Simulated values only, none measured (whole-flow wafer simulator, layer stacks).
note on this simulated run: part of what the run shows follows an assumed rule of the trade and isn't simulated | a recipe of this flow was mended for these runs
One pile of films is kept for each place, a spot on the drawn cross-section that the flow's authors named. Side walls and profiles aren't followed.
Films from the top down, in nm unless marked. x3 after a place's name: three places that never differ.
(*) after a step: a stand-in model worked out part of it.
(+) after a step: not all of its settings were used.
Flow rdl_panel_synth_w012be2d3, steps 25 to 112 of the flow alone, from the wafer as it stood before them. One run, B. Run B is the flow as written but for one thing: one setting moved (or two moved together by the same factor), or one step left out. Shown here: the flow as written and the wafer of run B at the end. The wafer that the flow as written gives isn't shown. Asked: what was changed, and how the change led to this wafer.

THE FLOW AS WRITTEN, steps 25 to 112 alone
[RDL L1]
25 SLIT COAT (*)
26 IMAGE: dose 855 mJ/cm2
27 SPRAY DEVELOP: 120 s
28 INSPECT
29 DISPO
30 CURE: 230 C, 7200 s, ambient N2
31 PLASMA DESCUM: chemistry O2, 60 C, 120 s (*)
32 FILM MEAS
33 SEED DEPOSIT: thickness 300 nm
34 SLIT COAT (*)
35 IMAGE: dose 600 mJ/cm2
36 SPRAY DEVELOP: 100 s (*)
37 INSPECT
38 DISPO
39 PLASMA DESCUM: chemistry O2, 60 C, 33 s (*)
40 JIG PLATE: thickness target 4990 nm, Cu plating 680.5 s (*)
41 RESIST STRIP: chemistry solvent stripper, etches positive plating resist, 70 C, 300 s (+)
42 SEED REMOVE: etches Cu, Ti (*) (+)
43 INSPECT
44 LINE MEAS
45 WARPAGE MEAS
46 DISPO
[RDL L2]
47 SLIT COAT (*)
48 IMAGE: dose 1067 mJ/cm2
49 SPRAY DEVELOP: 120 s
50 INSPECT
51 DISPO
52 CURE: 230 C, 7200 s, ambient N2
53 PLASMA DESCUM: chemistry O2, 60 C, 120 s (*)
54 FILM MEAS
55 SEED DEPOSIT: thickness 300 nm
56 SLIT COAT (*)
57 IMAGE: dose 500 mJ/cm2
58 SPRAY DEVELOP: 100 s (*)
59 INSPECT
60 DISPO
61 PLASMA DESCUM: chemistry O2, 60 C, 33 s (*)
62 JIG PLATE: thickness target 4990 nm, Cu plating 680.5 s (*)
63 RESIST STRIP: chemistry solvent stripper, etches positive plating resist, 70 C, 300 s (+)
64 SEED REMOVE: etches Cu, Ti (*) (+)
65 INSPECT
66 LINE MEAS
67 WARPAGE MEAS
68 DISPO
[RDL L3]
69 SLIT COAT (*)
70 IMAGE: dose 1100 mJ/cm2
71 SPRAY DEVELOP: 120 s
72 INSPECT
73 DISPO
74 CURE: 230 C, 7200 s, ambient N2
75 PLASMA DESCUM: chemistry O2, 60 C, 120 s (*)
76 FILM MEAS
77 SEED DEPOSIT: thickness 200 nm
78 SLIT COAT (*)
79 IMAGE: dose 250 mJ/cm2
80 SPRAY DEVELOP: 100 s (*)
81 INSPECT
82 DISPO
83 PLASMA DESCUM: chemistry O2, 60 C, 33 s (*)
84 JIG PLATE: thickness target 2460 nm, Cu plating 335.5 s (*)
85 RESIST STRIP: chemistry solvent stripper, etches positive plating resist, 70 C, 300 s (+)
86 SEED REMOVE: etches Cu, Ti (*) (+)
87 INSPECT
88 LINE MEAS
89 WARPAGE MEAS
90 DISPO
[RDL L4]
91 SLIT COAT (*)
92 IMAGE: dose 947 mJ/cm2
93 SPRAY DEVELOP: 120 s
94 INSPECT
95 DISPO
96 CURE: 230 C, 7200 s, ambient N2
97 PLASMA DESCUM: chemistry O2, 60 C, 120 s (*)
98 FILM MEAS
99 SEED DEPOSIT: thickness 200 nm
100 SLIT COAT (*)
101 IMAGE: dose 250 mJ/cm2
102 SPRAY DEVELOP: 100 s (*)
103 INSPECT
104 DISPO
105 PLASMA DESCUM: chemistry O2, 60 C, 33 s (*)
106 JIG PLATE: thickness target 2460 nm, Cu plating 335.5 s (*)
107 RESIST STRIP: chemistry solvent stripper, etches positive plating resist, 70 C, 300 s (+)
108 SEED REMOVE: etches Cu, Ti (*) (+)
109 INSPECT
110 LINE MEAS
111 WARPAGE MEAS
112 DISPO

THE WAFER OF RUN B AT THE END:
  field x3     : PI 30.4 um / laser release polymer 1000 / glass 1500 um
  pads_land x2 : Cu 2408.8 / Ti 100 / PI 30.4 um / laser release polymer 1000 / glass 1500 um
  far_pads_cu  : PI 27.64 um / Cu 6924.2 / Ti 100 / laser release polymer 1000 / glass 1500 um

The cause: step 40, JIG PLATE: Cu plating 578.4 s was run, where the flow has Cu plating 680.5 s.

How the change led to this, step by step:
  40 JIG PLATE: thickness target 4990 nm, Cu plating 680.5 s (*)
      rdl_l1_cu, rdl_l1_land, rdl_l1_via, rdl_l1_rim, rdl_l2_land, rdl_l2_via: Cu +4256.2 (as written it would be: Cu +5007.5)
  47 SLIT COAT (*)
      field x3, rdl_l3_cu, rdl_l3_space and 9 more: PI +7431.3 (as written it would be: PI +7600.9)
      rdl_l2_cu, rdl_l2_space: PI +8529.9 (as written it would be: PI +8899.9)
      (and at 5 more places)
  56 SLIT COAT (*)
      rdl_l1_cu: ILINE-POS-THICK-GRADE-A +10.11 um (new film) (as written it would be: ILINE-POS-THICK-GRADE-A +10.04 um (new film))
      rdl_l1_space: ILINE-POS-THICK-GRADE-A +10.96 um (new film) (as written it would be: ILINE-POS-THICK-GRADE-A +11.02 um (new film))
      (and at 1 more place)
  58 SPRAY DEVELOP: 100 s (*)
      rdl_l2_via: ILINE-POS-THICK-GRADE-A -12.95 um (all of it) (as written it would be: ILINE-POS-THICK-GRADE-A -12.83 um (all of it))
  63 RESIST STRIP: chemistry solvent stripper, etches positive plating resist, 70 C, 300 s (+)
      rdl_l1_cu: ILINE-POS-THICK-GRADE-A -10.08 um (all of it) (as written it would be: ILINE-POS-THICK-GRADE-A -10.01 um (all of it))
      rdl_l1_space: ILINE-POS-THICK-GRADE-A -10.93 um (all of it) (as written it would be: ILINE-POS-THICK-GRADE-A -10.99 um (all of it))
  69 SLIT COAT (*)
      rdl_l2_space: PI +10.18 um (as written it would be: PI +10.31 um)
      rdl_l2_via: PI +11.15 um (new film) (as written it would be: PI +11.04 um (new film))
  91 SLIT COAT (*)
      far_pads_cu: PI +8017.3 (as written it would be: PI +7829.7)
      rdl_l1_cu: PI +8332.4 (as written it would be: PI +8062.8)
      (and at 3 more places)
  100 SLIT COAT (*)
      rdl_l1_cu: ILINE-POS-THICK-GRADE-A +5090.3 (new film) (as written it would be: ILINE-POS-THICK-GRADE-A +5202.8 (new film))
      rdl_l1_space: ILINE-POS-THICK-GRADE-A +5088.5 (new film) (as written it would be: ILINE-POS-THICK-GRADE-A +5250.1 (new film))
  107 RESIST STRIP: chemistry solvent stripper, etches positive plating resist, 70 C, 300 s (+)
      rdl_l1_cu: ILINE-POS-THICK-GRADE-A -5060.6 (all of it) (as written it would be: ILINE-POS-THICK-GRADE-A -5173.1 (all of it))
      rdl_l1_space: ILINE-POS-THICK-GRADE-A -5058.8 (all of it) (as written it would be: ILINE-POS-THICK-GRADE-A -5220.4 (all of it))
